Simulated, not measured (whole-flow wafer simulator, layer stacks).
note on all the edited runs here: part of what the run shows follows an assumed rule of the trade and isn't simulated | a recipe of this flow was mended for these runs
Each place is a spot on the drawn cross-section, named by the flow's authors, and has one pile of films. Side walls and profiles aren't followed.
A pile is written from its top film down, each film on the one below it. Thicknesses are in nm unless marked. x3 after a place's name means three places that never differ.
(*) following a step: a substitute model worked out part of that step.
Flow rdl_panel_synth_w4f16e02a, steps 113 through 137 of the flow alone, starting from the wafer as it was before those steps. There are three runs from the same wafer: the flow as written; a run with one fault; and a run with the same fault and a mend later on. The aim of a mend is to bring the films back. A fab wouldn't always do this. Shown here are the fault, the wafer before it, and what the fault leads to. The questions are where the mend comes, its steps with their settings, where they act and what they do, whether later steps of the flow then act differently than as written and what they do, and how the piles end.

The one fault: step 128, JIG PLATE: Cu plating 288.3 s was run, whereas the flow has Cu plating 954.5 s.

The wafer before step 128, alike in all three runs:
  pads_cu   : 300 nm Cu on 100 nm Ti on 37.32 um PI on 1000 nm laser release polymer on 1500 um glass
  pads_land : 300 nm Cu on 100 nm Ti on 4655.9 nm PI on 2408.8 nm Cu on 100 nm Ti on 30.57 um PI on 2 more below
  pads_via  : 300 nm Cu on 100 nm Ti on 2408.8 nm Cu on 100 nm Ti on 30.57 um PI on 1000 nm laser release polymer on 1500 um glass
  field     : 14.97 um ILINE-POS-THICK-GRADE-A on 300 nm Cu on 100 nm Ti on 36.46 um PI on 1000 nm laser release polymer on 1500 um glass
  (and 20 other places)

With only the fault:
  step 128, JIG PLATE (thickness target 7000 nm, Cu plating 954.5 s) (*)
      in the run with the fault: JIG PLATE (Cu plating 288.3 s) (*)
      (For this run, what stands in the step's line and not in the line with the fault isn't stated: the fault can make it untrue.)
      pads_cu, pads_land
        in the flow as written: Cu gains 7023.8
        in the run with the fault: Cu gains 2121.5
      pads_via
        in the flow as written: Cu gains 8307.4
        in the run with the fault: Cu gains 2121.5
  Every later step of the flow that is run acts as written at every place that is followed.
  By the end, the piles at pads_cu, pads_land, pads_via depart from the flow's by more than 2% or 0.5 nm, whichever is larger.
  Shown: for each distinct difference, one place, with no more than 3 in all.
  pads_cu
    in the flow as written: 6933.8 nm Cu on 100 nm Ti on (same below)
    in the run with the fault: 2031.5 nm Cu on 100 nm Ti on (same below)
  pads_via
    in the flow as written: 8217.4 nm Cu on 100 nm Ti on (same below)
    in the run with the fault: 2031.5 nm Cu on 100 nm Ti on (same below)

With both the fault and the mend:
  The mend follows step 128.
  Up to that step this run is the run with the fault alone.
  step 128a, JIG PLATE (Cu plating 666.2 s) (*) (a further turn of the flow's step 128, with different settings)
      pads_cu, pads_land
        Cu gains 4902.3
      pads_via
        Cu gains 6186
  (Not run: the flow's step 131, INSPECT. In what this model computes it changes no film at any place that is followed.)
  Every later step of the flow that is run acts as written at every place that is followed.
  The piles end the same as the flow's at every place that both follow.
